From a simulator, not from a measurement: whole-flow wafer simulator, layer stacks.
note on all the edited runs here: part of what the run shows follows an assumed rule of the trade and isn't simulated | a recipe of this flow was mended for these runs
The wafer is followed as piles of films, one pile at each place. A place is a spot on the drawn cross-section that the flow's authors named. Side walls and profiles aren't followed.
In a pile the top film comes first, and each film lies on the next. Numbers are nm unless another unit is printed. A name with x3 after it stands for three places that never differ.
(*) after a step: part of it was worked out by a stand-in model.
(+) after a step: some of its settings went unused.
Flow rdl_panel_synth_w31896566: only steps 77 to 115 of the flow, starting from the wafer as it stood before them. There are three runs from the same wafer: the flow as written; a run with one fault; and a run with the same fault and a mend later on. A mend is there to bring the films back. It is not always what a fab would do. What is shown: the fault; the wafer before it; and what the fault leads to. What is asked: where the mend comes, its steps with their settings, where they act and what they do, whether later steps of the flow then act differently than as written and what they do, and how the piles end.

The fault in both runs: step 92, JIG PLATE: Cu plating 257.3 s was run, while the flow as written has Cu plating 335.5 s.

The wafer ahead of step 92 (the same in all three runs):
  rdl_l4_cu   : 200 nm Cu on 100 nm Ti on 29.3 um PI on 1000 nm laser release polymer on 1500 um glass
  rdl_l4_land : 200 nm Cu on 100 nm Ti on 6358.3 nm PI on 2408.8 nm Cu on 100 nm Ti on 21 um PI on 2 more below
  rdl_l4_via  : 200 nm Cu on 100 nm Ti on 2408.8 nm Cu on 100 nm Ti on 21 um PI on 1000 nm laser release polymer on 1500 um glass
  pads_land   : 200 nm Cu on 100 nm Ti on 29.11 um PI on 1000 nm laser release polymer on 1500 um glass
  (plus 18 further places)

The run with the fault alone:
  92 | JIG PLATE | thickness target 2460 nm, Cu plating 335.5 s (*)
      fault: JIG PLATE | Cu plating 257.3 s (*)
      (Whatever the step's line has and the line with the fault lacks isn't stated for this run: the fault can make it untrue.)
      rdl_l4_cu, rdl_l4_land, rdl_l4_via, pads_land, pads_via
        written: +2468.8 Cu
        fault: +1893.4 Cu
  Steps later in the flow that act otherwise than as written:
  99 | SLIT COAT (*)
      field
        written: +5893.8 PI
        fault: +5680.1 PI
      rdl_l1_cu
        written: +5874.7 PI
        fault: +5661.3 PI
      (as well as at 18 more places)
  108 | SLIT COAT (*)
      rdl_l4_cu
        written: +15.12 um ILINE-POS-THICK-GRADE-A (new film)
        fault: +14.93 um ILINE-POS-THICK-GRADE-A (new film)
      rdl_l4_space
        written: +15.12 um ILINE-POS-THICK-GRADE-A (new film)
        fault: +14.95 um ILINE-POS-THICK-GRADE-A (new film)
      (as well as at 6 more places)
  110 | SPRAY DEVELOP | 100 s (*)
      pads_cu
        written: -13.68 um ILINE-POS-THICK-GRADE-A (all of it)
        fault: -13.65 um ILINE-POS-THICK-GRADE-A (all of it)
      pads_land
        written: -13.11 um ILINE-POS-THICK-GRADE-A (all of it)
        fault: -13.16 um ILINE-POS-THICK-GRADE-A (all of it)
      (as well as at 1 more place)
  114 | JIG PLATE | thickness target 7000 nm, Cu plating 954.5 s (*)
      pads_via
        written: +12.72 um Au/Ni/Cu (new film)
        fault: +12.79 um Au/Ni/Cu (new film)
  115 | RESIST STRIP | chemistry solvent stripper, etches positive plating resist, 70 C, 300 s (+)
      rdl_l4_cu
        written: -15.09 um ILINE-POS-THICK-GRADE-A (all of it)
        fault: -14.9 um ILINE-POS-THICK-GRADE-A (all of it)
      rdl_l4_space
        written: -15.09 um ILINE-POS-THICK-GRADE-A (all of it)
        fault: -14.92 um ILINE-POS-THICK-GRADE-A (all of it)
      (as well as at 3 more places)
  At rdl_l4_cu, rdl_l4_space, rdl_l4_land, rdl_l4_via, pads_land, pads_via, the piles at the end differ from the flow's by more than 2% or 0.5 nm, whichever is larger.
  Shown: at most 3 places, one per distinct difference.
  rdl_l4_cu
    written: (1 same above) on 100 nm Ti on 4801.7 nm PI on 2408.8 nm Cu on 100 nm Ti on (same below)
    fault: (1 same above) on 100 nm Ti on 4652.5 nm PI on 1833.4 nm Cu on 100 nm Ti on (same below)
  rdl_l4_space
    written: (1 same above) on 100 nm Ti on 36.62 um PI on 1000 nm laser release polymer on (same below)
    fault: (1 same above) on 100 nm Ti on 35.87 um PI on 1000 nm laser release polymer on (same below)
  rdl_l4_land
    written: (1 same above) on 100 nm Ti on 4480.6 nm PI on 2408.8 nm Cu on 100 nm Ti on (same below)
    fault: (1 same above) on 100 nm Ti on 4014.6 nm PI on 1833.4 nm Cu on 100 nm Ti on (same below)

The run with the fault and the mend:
  The mend follows step 92.
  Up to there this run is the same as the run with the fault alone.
  92a | JIG PLATE | Cu plating 78.17 s (*) (a further turn of the flow's step 92, with different settings)
      rdl_l4_cu, rdl_l4_land, rdl_l4_via, pads_land, pads_via
        +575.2 Cu
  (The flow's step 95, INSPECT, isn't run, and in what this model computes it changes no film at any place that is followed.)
  Later steps of the flow that are run all act as written at every place that is followed, up to a difference of at most 2% or 0.5 nm, whichever is larger.
  When the end is reached, the piles differ only a little from the flow's at the places that both follow, at most by 2% or 0.5 nm, whichever is larger.
